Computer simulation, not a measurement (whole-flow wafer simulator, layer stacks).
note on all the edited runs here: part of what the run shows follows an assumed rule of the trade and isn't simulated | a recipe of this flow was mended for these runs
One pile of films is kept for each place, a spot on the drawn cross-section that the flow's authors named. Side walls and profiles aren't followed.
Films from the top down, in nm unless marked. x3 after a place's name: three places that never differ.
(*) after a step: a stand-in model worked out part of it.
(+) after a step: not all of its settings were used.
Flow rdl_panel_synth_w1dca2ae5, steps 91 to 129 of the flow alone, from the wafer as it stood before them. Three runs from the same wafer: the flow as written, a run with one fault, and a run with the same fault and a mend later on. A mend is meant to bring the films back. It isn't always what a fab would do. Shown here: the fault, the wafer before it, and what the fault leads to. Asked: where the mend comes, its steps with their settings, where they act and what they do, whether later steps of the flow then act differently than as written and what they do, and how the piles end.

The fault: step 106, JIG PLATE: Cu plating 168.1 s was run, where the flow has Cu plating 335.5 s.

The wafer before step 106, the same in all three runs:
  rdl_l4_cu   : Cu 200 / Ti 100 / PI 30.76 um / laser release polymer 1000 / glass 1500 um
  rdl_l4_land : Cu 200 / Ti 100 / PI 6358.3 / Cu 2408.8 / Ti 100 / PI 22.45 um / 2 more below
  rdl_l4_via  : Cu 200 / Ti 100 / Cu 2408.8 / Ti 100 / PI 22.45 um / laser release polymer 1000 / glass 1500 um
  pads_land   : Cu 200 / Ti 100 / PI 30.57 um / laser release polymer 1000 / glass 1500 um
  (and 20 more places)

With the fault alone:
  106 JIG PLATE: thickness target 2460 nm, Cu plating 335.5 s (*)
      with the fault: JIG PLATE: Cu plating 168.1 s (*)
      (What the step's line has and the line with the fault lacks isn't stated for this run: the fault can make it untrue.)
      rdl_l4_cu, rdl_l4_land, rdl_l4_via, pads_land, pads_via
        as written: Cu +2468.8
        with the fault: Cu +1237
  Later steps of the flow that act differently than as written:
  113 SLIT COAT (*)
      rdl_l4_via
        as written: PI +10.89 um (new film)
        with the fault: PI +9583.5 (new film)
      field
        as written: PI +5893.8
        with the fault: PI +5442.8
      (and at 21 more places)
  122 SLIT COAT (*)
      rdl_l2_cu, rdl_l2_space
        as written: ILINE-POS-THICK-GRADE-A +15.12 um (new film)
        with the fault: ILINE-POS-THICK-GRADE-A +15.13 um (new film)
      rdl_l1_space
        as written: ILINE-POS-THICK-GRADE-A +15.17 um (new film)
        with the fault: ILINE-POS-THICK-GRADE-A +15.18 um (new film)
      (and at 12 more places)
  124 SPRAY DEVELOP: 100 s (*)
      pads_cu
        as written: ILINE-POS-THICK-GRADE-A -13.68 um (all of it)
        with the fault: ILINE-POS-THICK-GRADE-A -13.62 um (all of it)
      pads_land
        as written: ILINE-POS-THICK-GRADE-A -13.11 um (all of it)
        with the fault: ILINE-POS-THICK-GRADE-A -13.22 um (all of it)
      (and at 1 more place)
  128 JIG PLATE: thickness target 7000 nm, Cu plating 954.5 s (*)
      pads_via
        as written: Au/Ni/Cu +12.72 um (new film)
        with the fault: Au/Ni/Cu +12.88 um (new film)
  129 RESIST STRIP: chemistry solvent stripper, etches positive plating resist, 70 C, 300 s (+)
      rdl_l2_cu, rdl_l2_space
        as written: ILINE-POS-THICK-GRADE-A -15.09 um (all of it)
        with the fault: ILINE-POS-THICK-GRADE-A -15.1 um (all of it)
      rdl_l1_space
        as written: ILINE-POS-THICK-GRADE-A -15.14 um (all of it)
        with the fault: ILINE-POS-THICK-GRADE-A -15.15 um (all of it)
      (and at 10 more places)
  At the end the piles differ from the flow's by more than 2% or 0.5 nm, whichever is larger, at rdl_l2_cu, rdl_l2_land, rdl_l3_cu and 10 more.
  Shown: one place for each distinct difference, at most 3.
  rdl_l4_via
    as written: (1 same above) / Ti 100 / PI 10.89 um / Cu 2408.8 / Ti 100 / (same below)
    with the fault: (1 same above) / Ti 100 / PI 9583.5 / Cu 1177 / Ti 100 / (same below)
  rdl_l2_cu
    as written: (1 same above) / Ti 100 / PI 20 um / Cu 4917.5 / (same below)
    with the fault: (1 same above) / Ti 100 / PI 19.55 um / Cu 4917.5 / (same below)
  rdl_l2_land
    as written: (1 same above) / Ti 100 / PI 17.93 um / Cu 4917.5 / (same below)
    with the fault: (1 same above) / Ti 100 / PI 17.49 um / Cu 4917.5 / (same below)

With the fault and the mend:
  The mend comes after step 106.
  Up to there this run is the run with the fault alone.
  106a JIG PLATE: Cu plating 167.4 s (*) (the flow's step 106 once more, with other settings)
      rdl_l4_cu, rdl_l4_land, rdl_l4_via, pads_land, pads_via
        Cu +1231.8
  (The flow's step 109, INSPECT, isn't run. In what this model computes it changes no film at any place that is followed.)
  No later step of the flow acts differently than as written at any place that is followed.
  At the end the piles are the same as the flow's at every place that both follow.
